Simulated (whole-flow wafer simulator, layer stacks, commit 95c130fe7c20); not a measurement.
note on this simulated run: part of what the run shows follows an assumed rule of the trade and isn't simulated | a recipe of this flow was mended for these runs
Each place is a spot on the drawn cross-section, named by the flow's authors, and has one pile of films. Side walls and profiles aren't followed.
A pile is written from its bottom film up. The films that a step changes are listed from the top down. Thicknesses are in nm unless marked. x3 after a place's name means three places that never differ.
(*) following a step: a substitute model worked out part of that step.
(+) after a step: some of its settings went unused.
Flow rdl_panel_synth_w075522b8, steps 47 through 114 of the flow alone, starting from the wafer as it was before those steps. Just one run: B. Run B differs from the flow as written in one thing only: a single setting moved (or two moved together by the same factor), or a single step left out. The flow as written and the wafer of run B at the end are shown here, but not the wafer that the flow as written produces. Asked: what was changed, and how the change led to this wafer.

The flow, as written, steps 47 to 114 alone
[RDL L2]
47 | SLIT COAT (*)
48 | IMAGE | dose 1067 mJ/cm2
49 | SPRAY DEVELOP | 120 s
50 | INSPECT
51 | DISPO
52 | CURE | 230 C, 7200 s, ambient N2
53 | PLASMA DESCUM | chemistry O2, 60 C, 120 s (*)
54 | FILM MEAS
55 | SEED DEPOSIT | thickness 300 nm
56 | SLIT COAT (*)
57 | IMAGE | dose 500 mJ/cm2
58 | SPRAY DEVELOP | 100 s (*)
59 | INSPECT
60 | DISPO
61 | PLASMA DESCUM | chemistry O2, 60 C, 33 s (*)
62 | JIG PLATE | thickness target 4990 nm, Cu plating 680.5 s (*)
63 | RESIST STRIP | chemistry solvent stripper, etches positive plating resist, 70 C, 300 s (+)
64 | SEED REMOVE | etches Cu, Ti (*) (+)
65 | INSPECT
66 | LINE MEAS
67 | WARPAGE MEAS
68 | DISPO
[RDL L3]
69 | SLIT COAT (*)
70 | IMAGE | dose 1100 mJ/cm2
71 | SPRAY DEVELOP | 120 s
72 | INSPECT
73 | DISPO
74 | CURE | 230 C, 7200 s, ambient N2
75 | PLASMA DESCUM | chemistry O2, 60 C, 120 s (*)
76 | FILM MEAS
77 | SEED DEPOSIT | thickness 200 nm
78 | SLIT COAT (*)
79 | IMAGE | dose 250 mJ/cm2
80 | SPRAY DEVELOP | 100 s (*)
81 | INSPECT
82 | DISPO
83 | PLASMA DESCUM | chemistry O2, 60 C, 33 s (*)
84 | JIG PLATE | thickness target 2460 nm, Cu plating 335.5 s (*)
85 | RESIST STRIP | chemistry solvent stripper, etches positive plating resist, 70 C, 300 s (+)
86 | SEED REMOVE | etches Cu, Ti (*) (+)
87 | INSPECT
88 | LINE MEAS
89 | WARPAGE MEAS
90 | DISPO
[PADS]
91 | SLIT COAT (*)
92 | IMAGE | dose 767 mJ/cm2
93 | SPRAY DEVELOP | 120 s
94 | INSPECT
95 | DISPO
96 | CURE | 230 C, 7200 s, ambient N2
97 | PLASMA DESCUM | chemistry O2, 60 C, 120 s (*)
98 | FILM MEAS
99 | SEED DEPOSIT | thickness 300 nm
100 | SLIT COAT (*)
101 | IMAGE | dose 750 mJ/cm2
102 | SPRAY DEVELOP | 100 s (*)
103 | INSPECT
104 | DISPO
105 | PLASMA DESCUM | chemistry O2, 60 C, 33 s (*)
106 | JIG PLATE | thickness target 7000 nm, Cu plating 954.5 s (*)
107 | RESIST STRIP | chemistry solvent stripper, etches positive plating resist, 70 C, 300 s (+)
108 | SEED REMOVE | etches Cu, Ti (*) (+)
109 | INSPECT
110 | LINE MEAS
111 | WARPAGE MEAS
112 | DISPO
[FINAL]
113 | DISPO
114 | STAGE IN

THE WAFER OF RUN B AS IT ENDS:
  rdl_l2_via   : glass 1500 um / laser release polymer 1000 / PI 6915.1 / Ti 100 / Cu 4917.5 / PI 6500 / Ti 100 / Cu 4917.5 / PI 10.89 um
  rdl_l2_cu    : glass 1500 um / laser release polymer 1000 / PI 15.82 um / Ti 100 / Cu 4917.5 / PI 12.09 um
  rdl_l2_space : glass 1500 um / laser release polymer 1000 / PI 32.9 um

Cause: step 49, SPRAY DEVELOP: 120 s, was skipped.

Step by step, how the change led to this:
  56 | SLIT COAT (*)
      rdl_l2_cu, rdl_l2_space: +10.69 um ILINE-POS-THICK-GRADE-A (new film) (in the flow as written it would be: +9884.2 ILINE-POS-THICK-GRADE-A (new film))
      rdl_l2_via: +9183.2 ILINE-POS-THICK-GRADE-A (new film) (in the flow as written it would be: +12.83 um ILINE-POS-THICK-GRADE-A (new film))
      (as well as at 2 more places)
  58 | SPRAY DEVELOP | 100 s (*)
      rdl_l2_cu: -10.69 um ILINE-POS-THICK-GRADE-A (all of it) (in the flow as written it would be: -9884.2 ILINE-POS-THICK-GRADE-A (all of it))
      rdl_l2_via: -9183.2 ILINE-POS-THICK-GRADE-A (all of it) (in the flow as written it would be: -12.83 um ILINE-POS-THICK-GRADE-A (all of it))
      (as well as at 1 more place)
  63 | RESIST STRIP | chemistry solvent stripper, etches positive plating resist, 70 C, 300 s (+)
      rdl_l2_space: -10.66 um ILINE-POS-THICK-GRADE-A (all of it) (in the flow as written it would be: -9854.5 ILINE-POS-THICK-GRADE-A (all of it))
      rdl_l1_rim: -9509.2 ILINE-POS-THICK-GRADE-A (all of it) (in the flow as written it would be: -8353.4 ILINE-POS-THICK-GRADE-A (all of it))
  69 | SLIT COAT (*)
      rdl_l2_via: +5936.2 PI (new film) (in the flow as written it would be: +11.04 um PI (new film))
      rdl_l2_cu: +5944.3 PI (new film) (in the flow as written it would be: +5700.3 PI (new film))
      (as well as at 3 more places)
  78 | SLIT COAT (*)
      rdl_l2_cu: +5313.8 ILINE-POS-THICK-GRADE-A (new film) (in the flow as written it would be: +5163.2 ILINE-POS-THICK-GRADE-A (new film))
      rdl_l2_space: +5678.3 ILINE-POS-THICK-GRADE-A (new film) (in the flow as written it would be: +5535.4 ILINE-POS-THICK-GRADE-A (new film))
      (as well as at 3 more places)
  85 | RESIST STRIP | chemistry solvent stripper, etches positive plating resist, 70 C, 300 s (+)
      rdl_l2_cu: -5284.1 ILINE-POS-THICK-GRADE-A (all of it) (in the flow as written it would be: -5133.5 ILINE-POS-THICK-GRADE-A (all of it))
      rdl_l2_space: -5648.6 ILINE-POS-THICK-GRADE-A (all of it) (in the flow as written it would be: -5505.7 ILINE-POS-THICK-GRADE-A (all of it))
      (as well as at 3 more places)
  91 | SLIT COAT (*)
      rdl_l2_cu: +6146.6 PI (in the flow as written it would be: +6011.4 PI)
      rdl_l1_rim: +6124.9 PI (in the flow as written it would be: +5990.4 PI)
      (as well as at 2 more places)
  100 | SLIT COAT (*)
      rdl_l2_cu: +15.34 um ILINE-POS-THICK-GRADE-A (new film) (in the flow as written it would be: +15.24 um ILINE-POS-THICK-GRADE-A (new film))
      rdl_l2_space: +15.37 um ILINE-POS-THICK-GRADE-A (new film) (in the flow as written it would be: +15.27 um ILINE-POS-THICK-GRADE-A (new film))
      (as well as at 3 more places)
  107 | RESIST STRIP | chemistry solvent stripper, etches positive plating resist, 70 C, 300 s (+)
      rdl_l2_cu: -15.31 um ILINE-POS-THICK-GRADE-A (all of it) (in the flow as written it would be: -15.21 um ILINE-POS-THICK-GRADE-A (all of it))
      rdl_l2_space: -15.34 um ILINE-POS-THICK-GRADE-A (all of it) (in the flow as written it would be: -15.24 um ILINE-POS-THICK-GRADE-A (all of it))
      (as well as at 3 more places)
Taking metal films that touch as one body, rdl_l2_via has 2 bodies (between them, from the top down: PI 6500); the flow as written gives 1 body.
